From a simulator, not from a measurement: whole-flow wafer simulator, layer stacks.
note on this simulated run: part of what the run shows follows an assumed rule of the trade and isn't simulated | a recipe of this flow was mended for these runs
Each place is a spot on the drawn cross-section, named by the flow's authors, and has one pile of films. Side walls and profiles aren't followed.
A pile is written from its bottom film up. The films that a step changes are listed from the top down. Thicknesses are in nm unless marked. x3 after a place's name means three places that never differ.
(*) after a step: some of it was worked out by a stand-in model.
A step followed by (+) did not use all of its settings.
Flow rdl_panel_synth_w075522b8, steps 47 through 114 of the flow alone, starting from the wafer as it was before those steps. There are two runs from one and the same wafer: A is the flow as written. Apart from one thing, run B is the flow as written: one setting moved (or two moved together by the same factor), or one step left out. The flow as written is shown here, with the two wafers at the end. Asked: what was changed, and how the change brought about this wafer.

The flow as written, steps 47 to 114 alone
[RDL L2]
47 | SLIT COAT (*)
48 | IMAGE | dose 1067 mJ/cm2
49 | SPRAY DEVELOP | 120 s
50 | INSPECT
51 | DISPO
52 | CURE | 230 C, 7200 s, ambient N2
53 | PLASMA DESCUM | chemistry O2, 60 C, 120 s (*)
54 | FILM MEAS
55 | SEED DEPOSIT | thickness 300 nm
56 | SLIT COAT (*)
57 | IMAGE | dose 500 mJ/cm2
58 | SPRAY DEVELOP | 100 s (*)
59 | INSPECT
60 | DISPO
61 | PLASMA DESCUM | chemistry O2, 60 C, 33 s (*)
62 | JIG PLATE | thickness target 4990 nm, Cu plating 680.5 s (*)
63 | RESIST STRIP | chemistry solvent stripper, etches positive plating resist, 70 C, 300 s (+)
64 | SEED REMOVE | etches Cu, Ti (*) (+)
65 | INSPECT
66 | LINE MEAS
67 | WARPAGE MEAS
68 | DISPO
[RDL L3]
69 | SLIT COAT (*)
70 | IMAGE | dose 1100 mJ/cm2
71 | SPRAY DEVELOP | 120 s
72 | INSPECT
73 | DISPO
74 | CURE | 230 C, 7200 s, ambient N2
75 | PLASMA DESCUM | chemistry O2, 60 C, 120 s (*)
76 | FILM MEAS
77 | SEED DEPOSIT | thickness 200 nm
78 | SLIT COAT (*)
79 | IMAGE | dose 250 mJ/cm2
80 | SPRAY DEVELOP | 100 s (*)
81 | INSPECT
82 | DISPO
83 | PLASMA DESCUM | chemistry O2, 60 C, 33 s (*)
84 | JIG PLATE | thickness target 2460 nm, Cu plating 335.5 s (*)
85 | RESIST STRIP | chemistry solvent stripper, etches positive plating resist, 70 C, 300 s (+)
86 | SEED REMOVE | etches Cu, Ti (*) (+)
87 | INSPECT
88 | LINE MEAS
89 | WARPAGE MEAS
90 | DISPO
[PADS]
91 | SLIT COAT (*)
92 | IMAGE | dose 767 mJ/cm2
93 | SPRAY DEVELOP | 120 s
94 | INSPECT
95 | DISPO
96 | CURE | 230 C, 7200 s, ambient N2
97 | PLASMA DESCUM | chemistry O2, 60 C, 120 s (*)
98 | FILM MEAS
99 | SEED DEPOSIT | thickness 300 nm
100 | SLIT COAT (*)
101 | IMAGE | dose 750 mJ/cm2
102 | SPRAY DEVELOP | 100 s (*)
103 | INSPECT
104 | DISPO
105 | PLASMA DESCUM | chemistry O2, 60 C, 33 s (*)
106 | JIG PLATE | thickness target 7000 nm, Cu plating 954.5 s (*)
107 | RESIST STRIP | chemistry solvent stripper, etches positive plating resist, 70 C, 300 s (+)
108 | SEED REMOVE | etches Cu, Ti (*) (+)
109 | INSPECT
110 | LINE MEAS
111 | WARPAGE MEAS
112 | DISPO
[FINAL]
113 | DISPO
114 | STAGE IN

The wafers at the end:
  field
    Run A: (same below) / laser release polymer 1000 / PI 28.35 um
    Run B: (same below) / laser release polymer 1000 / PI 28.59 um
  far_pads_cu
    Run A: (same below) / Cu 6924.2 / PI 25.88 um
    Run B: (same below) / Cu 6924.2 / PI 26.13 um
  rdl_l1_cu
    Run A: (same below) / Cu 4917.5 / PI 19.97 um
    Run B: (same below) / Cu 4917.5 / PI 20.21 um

The reason: step 62, JIG PLATE: Cu plating 782.6 s was run, whereas the flow has Cu plating 680.5 s.

How this came from the change, step by step:
  62 | JIG PLATE | thickness target 4990 nm, Cu plating 680.5 s (*)
      rdl_l2_cu, rdl_l2_land, rdl_l2_via, rdl_l2_rim, rdl_l3_land, rdl_l3_via: A +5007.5 Cu | B +5758.9 Cu
  69 | SLIT COAT (*)
      rdl_l3_cu, rdl_l3_space: A +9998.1 PI | B +10.59 um PI
      rdl_l1_rim: A +9339.9 PI | B +10.01 um PI
      (and at 13 other places as well)
  78 | SLIT COAT (*)
      rdl_l2_space: A +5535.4 ILINE-POS-THICK-GRADE-A (new film) | B +5650.2 ILINE-POS-THICK-GRADE-A (new film)
      rdl_l1_rim: A +5099.6 ILINE-POS-THICK-GRADE-A (new film) | B +5217.6 ILINE-POS-THICK-GRADE-A (new film)
      (and at 1 other place as well)
  85 | RESIST STRIP | chemistry solvent stripper, etches positive plating resist, 70 C, 300 s (+)
      rdl_l2_space: A -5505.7 ILINE-POS-THICK-GRADE-A (all of it) | B -5620.5 ILINE-POS-THICK-GRADE-A (all of it)
      rdl_l1_rim: A -5069.9 ILINE-POS-THICK-GRADE-A (all of it) | B -5187.9 ILINE-POS-THICK-GRADE-A (all of it)
      (and at 1 other place as well)
  91 | SLIT COAT (*)
      rdl_l2_via: A +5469 PI | B +5248 PI
      rdl_l3_via: A +10.46 um PI (new film) | B +10.4 um PI (new film)
  100 | SLIT COAT (*)
      rdl_l1_land: A +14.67 um ILINE-POS-THICK-GRADE-A (new film) | B +14.68 um ILINE-POS-THICK-GRADE-A (new film)
      rdl_l1_via: A +14.7 um ILINE-POS-THICK-GRADE-A (new film) | B +14.71 um ILINE-POS-THICK-GRADE-A (new film)
      (and at 9 other places as well)
  107 | RESIST STRIP | chemistry solvent stripper, etches positive plating resist, 70 C, 300 s (+)
      rdl_l1_land: A -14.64 um ILINE-POS-THICK-GRADE-A (all of it) | B -14.65 um ILINE-POS-THICK-GRADE-A (all of it)
      rdl_l2_cu: A -15.21 um ILINE-POS-THICK-GRADE-A (all of it) | B -15.27 um ILINE-POS-THICK-GRADE-A (all of it)
      (and at 8 other places as well)
